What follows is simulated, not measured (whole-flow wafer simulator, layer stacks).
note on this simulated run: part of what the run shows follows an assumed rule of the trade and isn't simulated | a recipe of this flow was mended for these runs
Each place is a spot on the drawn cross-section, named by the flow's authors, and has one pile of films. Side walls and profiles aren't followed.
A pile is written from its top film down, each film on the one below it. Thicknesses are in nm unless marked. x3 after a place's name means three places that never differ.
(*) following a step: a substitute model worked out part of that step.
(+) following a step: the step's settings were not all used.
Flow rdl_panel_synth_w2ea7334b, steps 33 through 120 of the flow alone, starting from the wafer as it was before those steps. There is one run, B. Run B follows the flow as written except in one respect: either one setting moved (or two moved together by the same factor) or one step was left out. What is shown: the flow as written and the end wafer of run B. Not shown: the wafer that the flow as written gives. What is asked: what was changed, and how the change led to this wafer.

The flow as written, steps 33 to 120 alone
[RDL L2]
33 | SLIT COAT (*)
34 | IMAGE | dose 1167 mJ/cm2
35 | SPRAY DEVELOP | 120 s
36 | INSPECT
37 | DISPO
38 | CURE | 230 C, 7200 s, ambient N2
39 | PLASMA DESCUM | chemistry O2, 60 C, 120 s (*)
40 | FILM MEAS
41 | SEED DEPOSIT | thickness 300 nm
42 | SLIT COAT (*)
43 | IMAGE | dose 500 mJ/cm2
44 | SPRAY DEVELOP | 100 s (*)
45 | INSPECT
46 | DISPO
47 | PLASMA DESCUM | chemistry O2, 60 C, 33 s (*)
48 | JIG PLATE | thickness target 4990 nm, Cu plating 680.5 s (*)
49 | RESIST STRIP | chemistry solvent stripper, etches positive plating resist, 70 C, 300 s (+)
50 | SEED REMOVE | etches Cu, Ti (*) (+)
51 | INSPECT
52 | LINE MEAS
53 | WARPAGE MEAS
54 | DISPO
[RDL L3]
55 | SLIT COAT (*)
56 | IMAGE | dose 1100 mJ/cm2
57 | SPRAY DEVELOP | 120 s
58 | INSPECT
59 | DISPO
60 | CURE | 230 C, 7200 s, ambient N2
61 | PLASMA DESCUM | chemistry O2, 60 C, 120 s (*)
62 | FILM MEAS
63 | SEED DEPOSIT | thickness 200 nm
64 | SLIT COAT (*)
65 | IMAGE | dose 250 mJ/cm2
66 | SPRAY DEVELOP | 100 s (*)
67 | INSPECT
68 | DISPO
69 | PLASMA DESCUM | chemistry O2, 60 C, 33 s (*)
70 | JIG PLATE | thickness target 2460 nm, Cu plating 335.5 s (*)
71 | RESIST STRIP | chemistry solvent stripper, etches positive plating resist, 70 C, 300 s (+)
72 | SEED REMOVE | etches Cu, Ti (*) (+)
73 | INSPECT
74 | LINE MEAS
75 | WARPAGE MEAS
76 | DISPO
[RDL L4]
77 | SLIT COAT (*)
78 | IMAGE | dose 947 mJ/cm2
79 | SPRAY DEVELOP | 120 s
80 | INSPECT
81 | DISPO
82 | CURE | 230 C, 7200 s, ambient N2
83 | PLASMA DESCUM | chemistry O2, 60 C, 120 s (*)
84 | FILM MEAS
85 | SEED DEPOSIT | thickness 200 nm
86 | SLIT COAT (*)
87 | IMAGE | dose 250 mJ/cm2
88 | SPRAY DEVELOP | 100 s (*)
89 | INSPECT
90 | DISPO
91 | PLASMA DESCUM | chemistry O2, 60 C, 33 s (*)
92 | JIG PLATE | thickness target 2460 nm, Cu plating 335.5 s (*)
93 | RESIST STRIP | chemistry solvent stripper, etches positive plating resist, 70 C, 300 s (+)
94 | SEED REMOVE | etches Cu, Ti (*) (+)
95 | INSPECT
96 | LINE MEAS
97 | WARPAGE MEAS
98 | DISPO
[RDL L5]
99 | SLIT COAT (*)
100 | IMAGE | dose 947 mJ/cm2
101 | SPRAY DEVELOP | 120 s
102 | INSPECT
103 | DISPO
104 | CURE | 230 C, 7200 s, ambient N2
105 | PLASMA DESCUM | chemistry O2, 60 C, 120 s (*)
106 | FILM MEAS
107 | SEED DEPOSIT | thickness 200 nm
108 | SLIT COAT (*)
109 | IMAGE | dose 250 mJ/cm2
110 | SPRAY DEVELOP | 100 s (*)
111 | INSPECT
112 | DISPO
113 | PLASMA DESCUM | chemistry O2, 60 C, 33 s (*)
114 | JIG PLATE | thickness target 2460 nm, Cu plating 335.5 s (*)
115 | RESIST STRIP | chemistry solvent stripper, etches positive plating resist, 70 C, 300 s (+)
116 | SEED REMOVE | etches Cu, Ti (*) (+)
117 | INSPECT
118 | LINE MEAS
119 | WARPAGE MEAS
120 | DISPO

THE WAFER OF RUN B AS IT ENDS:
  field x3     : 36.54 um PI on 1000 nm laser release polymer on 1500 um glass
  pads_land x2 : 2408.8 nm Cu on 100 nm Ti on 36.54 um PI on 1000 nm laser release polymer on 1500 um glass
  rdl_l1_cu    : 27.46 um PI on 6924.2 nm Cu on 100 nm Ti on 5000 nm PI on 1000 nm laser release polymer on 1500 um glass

The reason: step 48, JIG PLATE: Cu plating 374.3 s was run, whereas the flow has Cu plating 680.5 s.

How this came from the change, step by step:
  48 | JIG PLATE | thickness target 4990 nm, Cu plating 680.5 s (*)
      rdl_l2_cu, rdl_l2_land, rdl_l2_via, rdl_l2_rim, rdl_l3_land, rdl_l3_via: +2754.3 Cu (it would be, as written: +5007.5 Cu)
  55 | SLIT COAT (*)
      rdl_l2_space: +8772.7 PI (it would be, as written: +10.58 um PI)
      rdl_l2_via: +9601.5 PI (new film) (it would be, as written: +10.74 um PI (new film))
      (also at 22 further places)
  64 | SLIT COAT (*)
      rdl_l2_cu: +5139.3 ILINE-POS-THICK-GRADE-A (new film) (it would be, as written: +5291.3 ILINE-POS-THICK-GRADE-A (new film))
      rdl_l2_space: +5332.6 ILINE-POS-THICK-GRADE-A (new film) (it would be, as written: +5624.6 ILINE-POS-THICK-GRADE-A (new film))
      (also at 7 further places)
  66 | SPRAY DEVELOP | 100 s (*)
      rdl_l3_cu: -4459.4 ILINE-POS-THICK-GRADE-A (all of it) (it would be, as written: -4624.3 ILINE-POS-THICK-GRADE-A (all of it))
      rdl_l3_land: -3033.3 ILINE-POS-THICK-GRADE-A (all of it) (it would be, as written: -2880.1 ILINE-POS-THICK-GRADE-A (all of it))
      (also at 1 further place)
  71 | RESIST STRIP | chemistry solvent stripper, etches positive plating resist, 70 C, 300 s (+)
      rdl_l2_cu: -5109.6 ILINE-POS-THICK-GRADE-A (all of it) (it would be, as written: -5261.6 ILINE-POS-THICK-GRADE-A (all of it))
      rdl_l2_space: -5302.9 ILINE-POS-THICK-GRADE-A (all of it) (it would be, as written: -5594.9 ILINE-POS-THICK-GRADE-A (all of it))
      (also at 4 further places)
  77 | SLIT COAT (*)
      rdl_l2_space: +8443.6 PI (it would be, as written: +8736.1 PI)
      rdl_l1_rim: +7838.1 PI (it would be, as written: +8189.4 PI)
      (also at 5 further places)
  86 | SLIT COAT (*)
      rdl_l2_cu: +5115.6 ILINE-POS-THICK-GRADE-A (new film) (it would be, as written: +5242.1 ILINE-POS-THICK-GRADE-A (new film))
      rdl_l2_space: +5112.9 ILINE-POS-THICK-GRADE-A (new film) (it would be, as written: +5237.3 ILINE-POS-THICK-GRADE-A (new film))
      (also at 2 further places)
  93 | RESIST STRIP | chemistry solvent stripper, etches positive plating resist, 70 C, 300 s (+)
      rdl_l2_cu: -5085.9 ILINE-POS-THICK-GRADE-A (all of it) (it would be, as written: -5212.4 ILINE-POS-THICK-GRADE-A (all of it))
      rdl_l2_space: -5083.2 ILINE-POS-THICK-GRADE-A (all of it) (it would be, as written: -5207.6 ILINE-POS-THICK-GRADE-A (all of it))
      (also at 2 further places)
  99 | SLIT COAT (*)
      rdl_l2_via: +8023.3 PI (it would be, as written: +7775.6 PI)
  108 | SLIT COAT (*)
      rdl_l2_via: +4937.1 ILINE-POS-THICK-GRADE-A (new film) (it would be, as written: +4831 ILINE-POS-THICK-GRADE-A (new film))
  115 | RESIST STRIP | chemistry solvent stripper, etches positive plating resist, 70 C, 300 s (+)
      rdl_l2_via: -4907.4 ILINE-POS-THICK-GRADE-A (all of it) (it would be, as written: -4801.3 ILINE-POS-THICK-GRADE-A (all of it))
